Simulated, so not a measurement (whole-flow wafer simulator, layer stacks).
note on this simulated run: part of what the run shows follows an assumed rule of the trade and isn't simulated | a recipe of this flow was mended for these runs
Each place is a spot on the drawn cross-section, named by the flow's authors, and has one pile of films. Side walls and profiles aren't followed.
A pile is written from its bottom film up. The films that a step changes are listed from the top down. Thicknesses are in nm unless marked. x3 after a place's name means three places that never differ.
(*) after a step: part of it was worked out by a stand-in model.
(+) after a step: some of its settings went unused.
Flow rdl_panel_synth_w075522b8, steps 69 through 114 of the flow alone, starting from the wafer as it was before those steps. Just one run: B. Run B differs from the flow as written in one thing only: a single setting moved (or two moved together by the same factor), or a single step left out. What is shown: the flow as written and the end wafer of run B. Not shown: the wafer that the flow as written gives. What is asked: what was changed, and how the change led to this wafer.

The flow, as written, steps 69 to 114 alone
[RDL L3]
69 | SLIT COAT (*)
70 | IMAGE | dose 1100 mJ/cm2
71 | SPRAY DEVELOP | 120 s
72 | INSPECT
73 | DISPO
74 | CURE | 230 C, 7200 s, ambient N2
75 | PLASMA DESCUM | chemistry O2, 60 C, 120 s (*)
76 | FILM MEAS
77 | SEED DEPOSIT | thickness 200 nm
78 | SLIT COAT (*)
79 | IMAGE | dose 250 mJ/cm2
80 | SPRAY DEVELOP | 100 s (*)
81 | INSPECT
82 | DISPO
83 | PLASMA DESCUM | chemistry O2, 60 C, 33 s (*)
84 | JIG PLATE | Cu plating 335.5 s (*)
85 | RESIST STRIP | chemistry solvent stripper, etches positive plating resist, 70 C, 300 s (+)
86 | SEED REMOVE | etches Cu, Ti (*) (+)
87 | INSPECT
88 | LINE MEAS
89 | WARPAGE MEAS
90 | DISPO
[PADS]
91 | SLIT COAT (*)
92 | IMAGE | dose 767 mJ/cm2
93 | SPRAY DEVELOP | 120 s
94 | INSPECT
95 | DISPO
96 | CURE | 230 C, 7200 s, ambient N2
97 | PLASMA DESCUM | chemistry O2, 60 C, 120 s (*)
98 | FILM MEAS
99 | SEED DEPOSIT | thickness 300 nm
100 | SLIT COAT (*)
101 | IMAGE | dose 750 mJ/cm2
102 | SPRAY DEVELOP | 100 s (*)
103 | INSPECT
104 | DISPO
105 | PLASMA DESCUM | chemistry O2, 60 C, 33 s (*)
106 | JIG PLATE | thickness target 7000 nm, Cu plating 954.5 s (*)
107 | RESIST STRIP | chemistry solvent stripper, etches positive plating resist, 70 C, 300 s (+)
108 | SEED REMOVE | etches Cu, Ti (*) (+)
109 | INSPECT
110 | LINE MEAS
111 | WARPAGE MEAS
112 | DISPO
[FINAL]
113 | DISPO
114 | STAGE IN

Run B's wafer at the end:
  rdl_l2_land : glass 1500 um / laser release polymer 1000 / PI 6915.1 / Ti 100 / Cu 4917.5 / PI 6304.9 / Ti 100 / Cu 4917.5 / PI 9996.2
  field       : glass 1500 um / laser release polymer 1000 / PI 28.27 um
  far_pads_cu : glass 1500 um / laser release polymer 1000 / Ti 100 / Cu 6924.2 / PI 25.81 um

The reason: step 84, JIG PLATE: Cu plating 308.7 s was run, while the flow as written has Cu plating 335.5 s.

The path from the change to this, step by step:
  84 | JIG PLATE | Cu plating 335.5 s (*)
      rdl_l3_cu, rdl_l3_land, rdl_l3_via, pads_land, pads_via: +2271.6 Cu (as written it would have been: +2468.8 Cu)
  91 | SLIT COAT (*)
      rdl_l3_space: +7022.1 PI (as written it would have been: +7229.6 PI)
      rdl_l2_rim: +6357.3 PI (as written it would have been: +6596.5 PI)
      (also at 3 further places)
  100 | SLIT COAT (*)
      rdl_l3_cu: +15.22 um ILINE-POS-THICK-GRADE-A (new film) (as written it would have been: +15.28 um ILINE-POS-THICK-GRADE-A (new film))
      rdl_l3_space: +15.25 um ILINE-POS-THICK-GRADE-A (new film) (as written it would have been: +15.31 um ILINE-POS-THICK-GRADE-A (new film))
      (also at 7 further places)
  102 | SPRAY DEVELOP | 100 s (*)
      pads_cu: -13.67 um ILINE-POS-THICK-GRADE-A (all of it) (as written it would have been: -13.68 um ILINE-POS-THICK-GRADE-A (all of it))
      pads_land: -13.13 um ILINE-POS-THICK-GRADE-A (all of it) (as written it would have been: -13.11 um ILINE-POS-THICK-GRADE-A (all of it))
      (also at 1 further place)
  107 | RESIST STRIP | chemistry solvent stripper, etches positive plating resist, 70 C, 300 s (+)
      rdl_l1_via: -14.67 um ILINE-POS-THICK-GRADE-A (all of it) (as written it would have been: -14.68 um ILINE-POS-THICK-GRADE-A (all of it))
      rdl_l3_cu: -15.19 um ILINE-POS-THICK-GRADE-A (all of it) (as written it would have been: -15.25 um ILINE-POS-THICK-GRADE-A (all of it))
      (also at 5 further places)
